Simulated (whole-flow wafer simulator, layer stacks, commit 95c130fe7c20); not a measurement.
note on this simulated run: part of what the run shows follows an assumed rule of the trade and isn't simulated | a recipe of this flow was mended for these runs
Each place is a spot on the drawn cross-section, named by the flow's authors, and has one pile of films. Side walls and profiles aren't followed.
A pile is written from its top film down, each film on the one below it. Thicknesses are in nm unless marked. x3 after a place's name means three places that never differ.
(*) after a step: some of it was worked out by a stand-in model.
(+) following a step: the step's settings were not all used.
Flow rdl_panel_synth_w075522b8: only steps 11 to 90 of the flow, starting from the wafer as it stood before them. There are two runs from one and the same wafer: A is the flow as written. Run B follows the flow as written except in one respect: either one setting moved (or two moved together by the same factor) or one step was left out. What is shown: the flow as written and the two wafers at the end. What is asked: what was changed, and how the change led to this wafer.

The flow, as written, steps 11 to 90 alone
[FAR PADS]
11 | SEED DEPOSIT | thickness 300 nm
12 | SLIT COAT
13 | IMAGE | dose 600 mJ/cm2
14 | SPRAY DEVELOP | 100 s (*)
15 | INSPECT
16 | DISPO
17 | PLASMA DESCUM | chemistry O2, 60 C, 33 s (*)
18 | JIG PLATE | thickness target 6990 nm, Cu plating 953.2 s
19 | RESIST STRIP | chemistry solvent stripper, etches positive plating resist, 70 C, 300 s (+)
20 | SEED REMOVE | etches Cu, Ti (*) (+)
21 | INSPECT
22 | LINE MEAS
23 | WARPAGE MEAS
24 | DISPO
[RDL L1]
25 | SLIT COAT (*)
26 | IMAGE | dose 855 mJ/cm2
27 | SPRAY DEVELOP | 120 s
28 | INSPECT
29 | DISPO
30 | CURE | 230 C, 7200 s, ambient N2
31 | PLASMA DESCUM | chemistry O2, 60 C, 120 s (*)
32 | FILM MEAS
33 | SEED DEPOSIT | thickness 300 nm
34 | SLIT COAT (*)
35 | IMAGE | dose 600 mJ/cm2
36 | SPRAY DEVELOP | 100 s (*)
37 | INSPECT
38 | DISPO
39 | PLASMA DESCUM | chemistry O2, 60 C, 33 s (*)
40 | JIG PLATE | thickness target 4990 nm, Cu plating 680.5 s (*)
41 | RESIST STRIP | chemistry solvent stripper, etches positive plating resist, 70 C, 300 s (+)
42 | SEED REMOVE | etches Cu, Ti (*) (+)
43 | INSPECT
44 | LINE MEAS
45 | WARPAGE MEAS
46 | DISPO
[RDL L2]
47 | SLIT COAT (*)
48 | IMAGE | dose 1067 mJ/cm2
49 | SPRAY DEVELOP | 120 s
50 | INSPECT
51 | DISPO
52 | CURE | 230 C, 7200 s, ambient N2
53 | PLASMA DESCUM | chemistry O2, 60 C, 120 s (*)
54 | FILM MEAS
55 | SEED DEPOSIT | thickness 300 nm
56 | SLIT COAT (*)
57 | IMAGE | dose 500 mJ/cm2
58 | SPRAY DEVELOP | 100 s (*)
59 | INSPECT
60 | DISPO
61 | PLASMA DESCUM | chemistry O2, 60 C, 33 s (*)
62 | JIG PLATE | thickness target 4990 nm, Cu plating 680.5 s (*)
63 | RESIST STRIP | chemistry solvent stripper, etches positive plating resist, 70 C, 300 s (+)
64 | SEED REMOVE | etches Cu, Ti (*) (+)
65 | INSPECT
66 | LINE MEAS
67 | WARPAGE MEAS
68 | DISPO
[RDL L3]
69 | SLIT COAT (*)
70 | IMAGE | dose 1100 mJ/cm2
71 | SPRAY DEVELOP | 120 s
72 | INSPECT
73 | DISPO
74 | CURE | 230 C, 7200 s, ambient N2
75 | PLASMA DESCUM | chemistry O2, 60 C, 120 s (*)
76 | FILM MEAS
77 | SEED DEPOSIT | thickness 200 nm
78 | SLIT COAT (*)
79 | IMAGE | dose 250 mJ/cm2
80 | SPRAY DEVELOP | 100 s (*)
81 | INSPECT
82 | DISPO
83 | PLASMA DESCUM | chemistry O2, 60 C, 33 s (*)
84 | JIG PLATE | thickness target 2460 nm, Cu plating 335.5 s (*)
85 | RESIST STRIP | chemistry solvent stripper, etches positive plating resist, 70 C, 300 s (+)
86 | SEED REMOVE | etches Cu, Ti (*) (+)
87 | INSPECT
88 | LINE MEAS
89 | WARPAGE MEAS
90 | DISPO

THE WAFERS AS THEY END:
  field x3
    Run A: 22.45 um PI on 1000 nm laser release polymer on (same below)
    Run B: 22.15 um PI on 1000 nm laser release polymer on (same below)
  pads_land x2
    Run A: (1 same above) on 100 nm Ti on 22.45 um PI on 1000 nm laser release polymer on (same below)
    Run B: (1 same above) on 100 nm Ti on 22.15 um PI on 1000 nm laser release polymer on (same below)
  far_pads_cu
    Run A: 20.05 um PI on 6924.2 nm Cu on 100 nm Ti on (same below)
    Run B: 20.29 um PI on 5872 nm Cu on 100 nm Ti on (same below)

The reason: step 18, JIG PLATE: Cu plating 810.2 s was run, whereas the flow has Cu plating 953.2 s.

How this came from the change, step by step:
  18 | JIG PLATE | thickness target 6990 nm, Cu plating 953.2 s
      far_pads_cu, rdl_l1_land, rdl_l1_via: A +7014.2 Cu | B +5962 Cu
  25 | SLIT COAT (*)
      field x3, rdl_l2_cu, rdl_l2_space and 10 more: A +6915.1 PI (new film) | B +6608.5 PI (new film)
      rdl_l1_cu: A +7354.5 PI (new film) | B +6981.7 PI (new film)
      (also at 1 further place)
  34 | SLIT COAT (*)
      rdl_l1_land: A +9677 ILINE-POS-THICK-GRADE-A (new film) | B +10.04 um ILINE-POS-THICK-GRADE-A (new film)
      far_pads_cu: A +10.3 um ILINE-POS-THICK-GRADE-A (new film) | B +10.68 um ILINE-POS-THICK-GRADE-A (new film)
      (also at 3 further places)
  36 | SPRAY DEVELOP | 100 s (*)
      rdl_l1_land: A -9677 ILINE-POS-THICK-GRADE-A (all of it) | B -10.04 um ILINE-POS-THICK-GRADE-A (all of it)
      rdl_l1_cu: A -12.38 um ILINE-POS-THICK-GRADE-A (all of it) | B -12.66 um ILINE-POS-THICK-GRADE-A (all of it)
      (also at 1 further place)
  41 | RESIST STRIP | chemistry solvent stripper, etches positive plating resist, 70 C, 300 s (+)
      far_pads_cu: A -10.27 um ILINE-POS-THICK-GRADE-A (all of it) | B -10.65 um ILINE-POS-THICK-GRADE-A (all of it)
      rdl_l1_space: A -12.36 um ILINE-POS-THICK-GRADE-A (all of it) | B -12.67 um ILINE-POS-THICK-GRADE-A (all of it)
  47 | SLIT COAT (*)
      rdl_l1_cu: A +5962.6 PI (new film) | B +5812.6 PI (new film)
      rdl_l1_space: A +9924.5 PI | B +9688.7 PI
      (also at 1 further place)
  56 | SLIT COAT (*)
      rdl_l1_cu: A +10.04 um ILINE-POS-THICK-GRADE-A (new film) | B +9905.6 ILINE-POS-THICK-GRADE-A (new film)
      rdl_l1_space: A +11.02 um ILINE-POS-THICK-GRADE-A (new film) | B +10.95 um ILINE-POS-THICK-GRADE-A (new film)
  63 | RESIST STRIP | chemistry solvent stripper, etches positive plating resist, 70 C, 300 s (+)
      rdl_l1_cu: A -10.01 um ILINE-POS-THICK-GRADE-A (all of it) | B -9875.9 ILINE-POS-THICK-GRADE-A (all of it)
      rdl_l1_space: A -10.99 um ILINE-POS-THICK-GRADE-A (all of it) | B -10.92 um ILINE-POS-THICK-GRADE-A (all of it)
